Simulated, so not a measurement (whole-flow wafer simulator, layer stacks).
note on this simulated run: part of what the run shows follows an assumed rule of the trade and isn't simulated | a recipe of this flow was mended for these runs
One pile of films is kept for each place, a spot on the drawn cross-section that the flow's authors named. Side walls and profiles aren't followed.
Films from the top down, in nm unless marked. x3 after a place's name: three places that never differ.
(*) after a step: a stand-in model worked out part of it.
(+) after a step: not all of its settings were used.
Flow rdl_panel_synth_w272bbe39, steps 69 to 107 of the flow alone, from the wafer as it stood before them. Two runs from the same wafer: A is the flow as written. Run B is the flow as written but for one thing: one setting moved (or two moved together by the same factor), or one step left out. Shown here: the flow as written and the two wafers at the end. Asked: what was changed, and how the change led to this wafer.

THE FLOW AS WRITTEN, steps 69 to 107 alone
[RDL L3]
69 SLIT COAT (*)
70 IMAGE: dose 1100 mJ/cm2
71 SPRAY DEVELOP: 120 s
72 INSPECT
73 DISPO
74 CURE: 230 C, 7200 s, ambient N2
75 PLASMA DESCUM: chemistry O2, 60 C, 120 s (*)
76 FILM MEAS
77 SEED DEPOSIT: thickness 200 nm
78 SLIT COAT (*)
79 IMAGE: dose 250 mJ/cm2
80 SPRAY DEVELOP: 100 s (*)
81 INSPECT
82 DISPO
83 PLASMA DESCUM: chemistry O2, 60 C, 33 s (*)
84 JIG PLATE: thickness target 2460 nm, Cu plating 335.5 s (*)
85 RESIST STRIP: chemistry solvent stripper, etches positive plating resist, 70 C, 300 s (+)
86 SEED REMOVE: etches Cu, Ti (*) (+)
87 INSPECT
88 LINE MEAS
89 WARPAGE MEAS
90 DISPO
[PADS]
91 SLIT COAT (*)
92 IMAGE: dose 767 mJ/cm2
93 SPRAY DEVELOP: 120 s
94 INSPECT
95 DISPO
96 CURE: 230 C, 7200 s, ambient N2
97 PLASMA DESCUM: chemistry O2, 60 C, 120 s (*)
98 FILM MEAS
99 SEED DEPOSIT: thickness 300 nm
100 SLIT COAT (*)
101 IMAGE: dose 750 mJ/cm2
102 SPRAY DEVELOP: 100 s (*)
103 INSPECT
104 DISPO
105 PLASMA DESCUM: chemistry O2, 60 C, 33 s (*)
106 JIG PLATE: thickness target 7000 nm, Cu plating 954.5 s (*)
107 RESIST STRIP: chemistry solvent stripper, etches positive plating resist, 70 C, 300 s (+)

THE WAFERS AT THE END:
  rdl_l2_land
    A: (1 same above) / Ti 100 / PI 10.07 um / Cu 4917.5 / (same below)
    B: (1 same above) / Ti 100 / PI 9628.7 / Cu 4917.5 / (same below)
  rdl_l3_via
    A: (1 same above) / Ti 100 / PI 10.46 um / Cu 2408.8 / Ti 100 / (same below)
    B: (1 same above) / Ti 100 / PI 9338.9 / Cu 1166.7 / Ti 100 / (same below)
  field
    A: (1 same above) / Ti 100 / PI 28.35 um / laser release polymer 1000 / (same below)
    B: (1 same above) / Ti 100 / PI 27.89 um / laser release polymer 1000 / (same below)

The cause: step 84, JIG PLATE: Cu plating 166.7 s was run, where the flow has Cu plating 335.5 s.

How the change led to this, step by step:
  84 JIG PLATE: thickness target 2460 nm, Cu plating 335.5 s (*)
      rdl_l3_cu, rdl_l3_land, rdl_l3_via, pads_land, pads_via: A Cu +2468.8 | B Cu +1226.7
  91 SLIT COAT (*)
      rdl_l3_via: A PI +10.46 um (new film) | B PI +9338.9 (new film)
      field: A PI +5893.8 | B PI +5439.1
      (and at 16 more places)
  100 SLIT COAT (*)
      far_pads_cu: A ILINE-POS-THICK-GRADE-A +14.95 um (new film) | B ILINE-POS-THICK-GRADE-A +14.94 um (new film)
      rdl_l1_space: A ILINE-POS-THICK-GRADE-A +15.28 um (new film) | B ILINE-POS-THICK-GRADE-A +15.29 um (new film)
      (and at 13 more places)
  102 SPRAY DEVELOP: 100 s (*)
      pads_cu: A ILINE-POS-THICK-GRADE-A -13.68 um (all of it) | B ILINE-POS-THICK-GRADE-A -13.62 um (all of it)
      pads_land: A ILINE-POS-THICK-GRADE-A -13.11 um (all of it) | B ILINE-POS-THICK-GRADE-A -13.22 um (all of it)
      (and at 1 more place)
  106 JIG PLATE: thickness target 7000 nm, Cu plating 954.5 s (*)
      pads_via: A Au/Ni/Cu +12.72 um (new film) | B Au/Ni/Cu +12.88 um (new film)
  107 RESIST STRIP: chemistry solvent stripper, etches positive plating resist, 70 C, 300 s (+)
      rdl_l1_space: A ILINE-POS-THICK-GRADE-A -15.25 um (all of it) | B ILINE-POS-THICK-GRADE-A -15.26 um (all of it)
      rdl_l1_via: A ILINE-POS-THICK-GRADE-A -14.68 um (all of it) | B ILINE-POS-THICK-GRADE-A -14.67 um (all of it)
      (and at 9 more places)
